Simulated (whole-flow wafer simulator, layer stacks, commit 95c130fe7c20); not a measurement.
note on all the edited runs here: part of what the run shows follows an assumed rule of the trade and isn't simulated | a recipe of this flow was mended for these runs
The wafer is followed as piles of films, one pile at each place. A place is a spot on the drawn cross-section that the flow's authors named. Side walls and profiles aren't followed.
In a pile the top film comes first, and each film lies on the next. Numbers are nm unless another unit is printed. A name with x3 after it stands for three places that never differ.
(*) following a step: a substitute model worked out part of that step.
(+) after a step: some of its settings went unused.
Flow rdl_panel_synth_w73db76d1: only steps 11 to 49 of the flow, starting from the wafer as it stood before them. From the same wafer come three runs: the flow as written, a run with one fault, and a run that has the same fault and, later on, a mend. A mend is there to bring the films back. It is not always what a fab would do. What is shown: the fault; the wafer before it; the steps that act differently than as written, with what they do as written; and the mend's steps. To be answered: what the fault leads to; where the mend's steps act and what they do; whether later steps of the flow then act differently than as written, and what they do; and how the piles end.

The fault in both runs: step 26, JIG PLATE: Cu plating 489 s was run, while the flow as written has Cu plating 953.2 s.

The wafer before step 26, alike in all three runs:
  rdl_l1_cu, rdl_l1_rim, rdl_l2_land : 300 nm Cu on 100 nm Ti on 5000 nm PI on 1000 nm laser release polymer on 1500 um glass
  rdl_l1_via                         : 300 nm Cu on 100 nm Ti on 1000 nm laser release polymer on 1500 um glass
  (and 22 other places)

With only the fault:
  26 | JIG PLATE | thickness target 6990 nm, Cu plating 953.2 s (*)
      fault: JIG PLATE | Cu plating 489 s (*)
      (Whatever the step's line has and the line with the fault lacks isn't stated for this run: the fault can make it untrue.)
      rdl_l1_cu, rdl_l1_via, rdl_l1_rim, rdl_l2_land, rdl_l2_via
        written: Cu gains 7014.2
        fault: Cu gains 3598.4
  Steps further on in the flow that do not act as written:
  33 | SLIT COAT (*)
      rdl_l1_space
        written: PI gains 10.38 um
        fault: PI gains 8084
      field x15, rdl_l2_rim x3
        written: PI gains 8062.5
        fault: PI gains 7284.2
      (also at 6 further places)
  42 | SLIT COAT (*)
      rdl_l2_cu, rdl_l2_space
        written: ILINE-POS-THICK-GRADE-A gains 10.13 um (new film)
        fault: ILINE-POS-THICK-GRADE-A gains 9703 (new film)
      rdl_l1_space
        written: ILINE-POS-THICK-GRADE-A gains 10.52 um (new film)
        fault: ILINE-POS-THICK-GRADE-A gains 10.04 um (new film)
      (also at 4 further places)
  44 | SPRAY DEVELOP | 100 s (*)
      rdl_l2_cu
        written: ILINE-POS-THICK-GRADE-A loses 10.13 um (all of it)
        fault: ILINE-POS-THICK-GRADE-A loses 9703 (all of it)
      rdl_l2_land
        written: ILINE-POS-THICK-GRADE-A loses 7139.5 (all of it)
        fault: ILINE-POS-THICK-GRADE-A loses 7622.9 (all of it)
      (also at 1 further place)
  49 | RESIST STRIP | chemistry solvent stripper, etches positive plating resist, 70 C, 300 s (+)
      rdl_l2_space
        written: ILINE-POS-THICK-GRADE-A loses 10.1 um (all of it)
        fault: ILINE-POS-THICK-GRADE-A loses 9673.3 (all of it)
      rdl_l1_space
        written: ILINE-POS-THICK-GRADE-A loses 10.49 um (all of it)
        fault: ILINE-POS-THICK-GRADE-A loses 10.01 um (all of it)
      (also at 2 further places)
  The piles end different from the flow's at field x15, rdl_l1_cu, rdl_l1_space and 9 more by more than 2% or 0.5 nm, whichever is larger.
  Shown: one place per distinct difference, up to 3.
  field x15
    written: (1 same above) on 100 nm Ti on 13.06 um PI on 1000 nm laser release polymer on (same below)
    fault: (1 same above) on 100 nm Ti on 12.28 um PI on 1000 nm laser release polymer on (same below)
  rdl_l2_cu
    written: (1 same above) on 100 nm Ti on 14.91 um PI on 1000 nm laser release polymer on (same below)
    fault: (1 same above) on 100 nm Ti on 13.21 um PI on 1000 nm laser release polymer on (same below)
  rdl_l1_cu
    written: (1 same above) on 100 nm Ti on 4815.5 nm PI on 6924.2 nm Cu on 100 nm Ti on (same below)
    fault: (1 same above) on 100 nm Ti on 5341.9 nm PI on 3508.4 nm Cu on 100 nm Ti on (same below)

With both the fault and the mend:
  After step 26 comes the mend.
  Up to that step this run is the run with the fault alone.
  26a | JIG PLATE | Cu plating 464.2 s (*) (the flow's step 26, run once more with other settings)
      rdl_l1_cu, rdl_l1_via, rdl_l1_rim, rdl_l2_land, rdl_l2_via
        Cu gains 3415.9
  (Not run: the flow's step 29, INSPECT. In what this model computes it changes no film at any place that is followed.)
  None of the later steps of the flow acts differently than as written at any place that is followed.
  At every place that both follow, the piles at the end match the flow's.
